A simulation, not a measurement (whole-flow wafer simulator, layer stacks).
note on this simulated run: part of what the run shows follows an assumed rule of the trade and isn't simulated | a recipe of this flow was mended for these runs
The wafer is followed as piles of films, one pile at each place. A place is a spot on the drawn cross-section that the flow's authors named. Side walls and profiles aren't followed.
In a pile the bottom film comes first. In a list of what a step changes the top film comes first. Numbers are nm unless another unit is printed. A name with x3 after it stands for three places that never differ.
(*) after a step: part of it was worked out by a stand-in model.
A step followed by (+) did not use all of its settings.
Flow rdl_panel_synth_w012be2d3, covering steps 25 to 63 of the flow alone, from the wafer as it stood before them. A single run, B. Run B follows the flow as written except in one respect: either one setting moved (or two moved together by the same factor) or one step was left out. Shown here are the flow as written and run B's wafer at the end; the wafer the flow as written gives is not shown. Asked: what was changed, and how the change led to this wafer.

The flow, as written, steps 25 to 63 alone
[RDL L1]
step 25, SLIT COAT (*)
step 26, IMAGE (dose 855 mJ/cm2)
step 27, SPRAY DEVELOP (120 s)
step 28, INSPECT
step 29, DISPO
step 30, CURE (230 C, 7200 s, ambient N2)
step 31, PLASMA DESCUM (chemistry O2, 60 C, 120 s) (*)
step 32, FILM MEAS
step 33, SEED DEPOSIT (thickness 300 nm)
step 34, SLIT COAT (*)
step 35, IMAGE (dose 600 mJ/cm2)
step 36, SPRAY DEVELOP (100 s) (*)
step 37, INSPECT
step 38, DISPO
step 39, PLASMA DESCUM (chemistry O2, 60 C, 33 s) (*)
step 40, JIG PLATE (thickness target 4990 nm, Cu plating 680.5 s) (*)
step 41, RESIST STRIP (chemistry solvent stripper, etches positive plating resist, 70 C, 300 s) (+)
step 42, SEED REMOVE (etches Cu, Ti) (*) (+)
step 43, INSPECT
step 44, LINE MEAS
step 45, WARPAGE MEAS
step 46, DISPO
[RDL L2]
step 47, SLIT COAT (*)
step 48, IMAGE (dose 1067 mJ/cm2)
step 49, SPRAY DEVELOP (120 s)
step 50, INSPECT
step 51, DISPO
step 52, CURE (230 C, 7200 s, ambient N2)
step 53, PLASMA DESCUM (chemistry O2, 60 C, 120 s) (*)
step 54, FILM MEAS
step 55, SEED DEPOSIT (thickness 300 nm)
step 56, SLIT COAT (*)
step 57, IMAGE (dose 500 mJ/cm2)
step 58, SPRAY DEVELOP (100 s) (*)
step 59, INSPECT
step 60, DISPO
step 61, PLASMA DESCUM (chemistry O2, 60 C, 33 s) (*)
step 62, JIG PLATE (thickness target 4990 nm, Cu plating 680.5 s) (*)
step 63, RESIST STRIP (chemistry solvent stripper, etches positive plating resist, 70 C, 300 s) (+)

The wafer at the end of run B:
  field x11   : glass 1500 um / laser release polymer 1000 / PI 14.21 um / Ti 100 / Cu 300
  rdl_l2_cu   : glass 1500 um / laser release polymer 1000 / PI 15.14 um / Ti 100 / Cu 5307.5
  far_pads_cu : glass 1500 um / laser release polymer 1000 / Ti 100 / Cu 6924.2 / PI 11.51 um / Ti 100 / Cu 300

What caused this: step 40, JIG PLATE: Cu plating 493.4 s was run, whereas the flow has Cu plating 680.5 s.

Step by step, how the change led to this:
  step 40, JIG PLATE (thickness target 4990 nm, Cu plating 680.5 s) (*)
      rdl_l1_cu, rdl_l1_land, rdl_l1_via, rdl_l1_rim, rdl_l2_land, rdl_l2_via: +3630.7 Cu (as written it would have been: +5007.5 Cu)
  step 47, SLIT COAT (*)
      field x11, rdl_l2_rim x3: +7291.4 PI (as written it would have been: +7600.9 PI)
      rdl_l2_cu, rdl_l2_space: +8224.8 PI (as written it would have been: +8899.9 PI)
      (and at 5 other places as well)
  step 56, SLIT COAT (*)
      rdl_l1_cu: +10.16 um ILINE-POS-THICK-GRADE-A (new film) (as written it would have been: +10.04 um ILINE-POS-THICK-GRADE-A (new film))
      rdl_l1_space: +10.9 um ILINE-POS-THICK-GRADE-A (new film) (as written it would have been: +11.02 um ILINE-POS-THICK-GRADE-A (new film))
      (and at 4 other places as well)
  step 58, SPRAY DEVELOP (100 s) (*)
      rdl_l2_land: -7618 ILINE-POS-THICK-GRADE-A (all of it) (as written it would have been: -7416.3 ILINE-POS-THICK-GRADE-A (all of it))
      rdl_l2_via: -13.06 um ILINE-POS-THICK-GRADE-A (all of it) (as written it would have been: -12.83 um ILINE-POS-THICK-GRADE-A (all of it))
  step 63, RESIST STRIP (chemistry solvent stripper, etches positive plating resist, 70 C, 300 s) (+)
      rdl_l1_cu: -10.13 um ILINE-POS-THICK-GRADE-A (all of it) (as written it would have been: -10.01 um ILINE-POS-THICK-GRADE-A (all of it))
      rdl_l1_space: -10.87 um ILINE-POS-THICK-GRADE-A (all of it) (as written it would have been: -10.99 um ILINE-POS-THICK-GRADE-A (all of it))
      (and at 2 other places as well)
